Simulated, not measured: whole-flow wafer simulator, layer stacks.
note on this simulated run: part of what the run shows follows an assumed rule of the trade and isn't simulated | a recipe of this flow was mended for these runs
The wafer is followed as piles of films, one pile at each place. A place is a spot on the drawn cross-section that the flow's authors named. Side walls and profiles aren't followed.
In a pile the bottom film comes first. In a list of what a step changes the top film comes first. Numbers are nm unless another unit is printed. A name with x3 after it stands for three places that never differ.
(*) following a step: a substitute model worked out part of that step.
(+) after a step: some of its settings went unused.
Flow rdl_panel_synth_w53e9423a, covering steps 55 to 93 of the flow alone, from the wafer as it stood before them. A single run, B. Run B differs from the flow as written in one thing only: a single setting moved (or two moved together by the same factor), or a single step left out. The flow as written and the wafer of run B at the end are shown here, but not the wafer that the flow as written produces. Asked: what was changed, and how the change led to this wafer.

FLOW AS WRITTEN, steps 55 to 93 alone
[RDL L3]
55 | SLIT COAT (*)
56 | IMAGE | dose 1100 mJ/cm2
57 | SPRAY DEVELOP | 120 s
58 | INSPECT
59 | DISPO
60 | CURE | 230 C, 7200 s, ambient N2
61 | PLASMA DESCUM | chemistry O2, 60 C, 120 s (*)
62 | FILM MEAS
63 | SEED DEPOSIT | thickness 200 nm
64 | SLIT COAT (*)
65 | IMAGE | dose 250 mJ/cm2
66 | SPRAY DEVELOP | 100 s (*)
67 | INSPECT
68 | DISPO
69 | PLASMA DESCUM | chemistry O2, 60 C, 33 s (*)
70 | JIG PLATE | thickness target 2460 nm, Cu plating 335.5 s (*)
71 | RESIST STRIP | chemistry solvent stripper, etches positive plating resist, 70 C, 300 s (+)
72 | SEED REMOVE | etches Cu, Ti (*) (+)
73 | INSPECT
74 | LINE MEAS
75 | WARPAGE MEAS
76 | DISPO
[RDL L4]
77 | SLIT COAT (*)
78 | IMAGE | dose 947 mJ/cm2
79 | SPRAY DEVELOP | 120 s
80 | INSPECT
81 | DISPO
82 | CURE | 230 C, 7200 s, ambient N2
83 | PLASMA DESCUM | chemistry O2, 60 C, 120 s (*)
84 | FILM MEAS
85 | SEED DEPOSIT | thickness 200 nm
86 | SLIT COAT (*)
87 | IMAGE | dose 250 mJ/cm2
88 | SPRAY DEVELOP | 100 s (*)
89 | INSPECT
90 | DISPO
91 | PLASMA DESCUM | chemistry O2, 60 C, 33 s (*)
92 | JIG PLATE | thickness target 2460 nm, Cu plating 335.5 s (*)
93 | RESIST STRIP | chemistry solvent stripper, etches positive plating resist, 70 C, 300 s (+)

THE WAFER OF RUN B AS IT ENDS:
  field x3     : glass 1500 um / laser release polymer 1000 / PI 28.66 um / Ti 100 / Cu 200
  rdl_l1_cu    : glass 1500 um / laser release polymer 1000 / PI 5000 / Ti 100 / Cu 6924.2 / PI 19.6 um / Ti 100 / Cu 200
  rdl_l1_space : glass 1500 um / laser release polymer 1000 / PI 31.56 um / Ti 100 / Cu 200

What caused this: step 70, JIG PLATE: Cu plating 244.9 s was run, though the flow has Cu plating 335.5 s.

The path from the change to this, step by step:
  70 | JIG PLATE | thickness target 2460 nm, Cu plating 335.5 s (*)
      rdl_l3_cu, rdl_l3_land, rdl_l3_via, rdl_l4_land, rdl_l4_via: Cu gains 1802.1 (it would be, as written: Cu gains 2468.8)
  77 | SLIT COAT (*)
      field x3, pads_land x2: PI gains 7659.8 (it would be, as written: PI gains 8112.6)
      rdl_l1_cu: PI gains 7528.7 (it would be, as written: PI gains 7979.2)
      (and at 13 other places as well)
  86 | SLIT COAT (*)
      rdl_l3_land: ILINE-POS-THICK-GRADE-A gains 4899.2 (new film) (it would be, as written: ILINE-POS-THICK-GRADE-A gains 4693.2 (new film))
      rdl_l3_via: ILINE-POS-THICK-GRADE-A gains 4901.2 (new film) (it would be, as written: ILINE-POS-THICK-GRADE-A gains 4627.8 (new film))
  93 | RESIST STRIP | chemistry solvent stripper, etches positive plating resist, 70 C, 300 s (+)
      rdl_l3_land: ILINE-POS-THICK-GRADE-A loses 4869.5 (all of it) (it would be, as written: ILINE-POS-THICK-GRADE-A loses 4663.5 (all of it))
      rdl_l3_via: ILINE-POS-THICK-GRADE-A loses 4871.5 (all of it) (it would be, as written: ILINE-POS-THICK-GRADE-A loses 4598.1 (all of it))
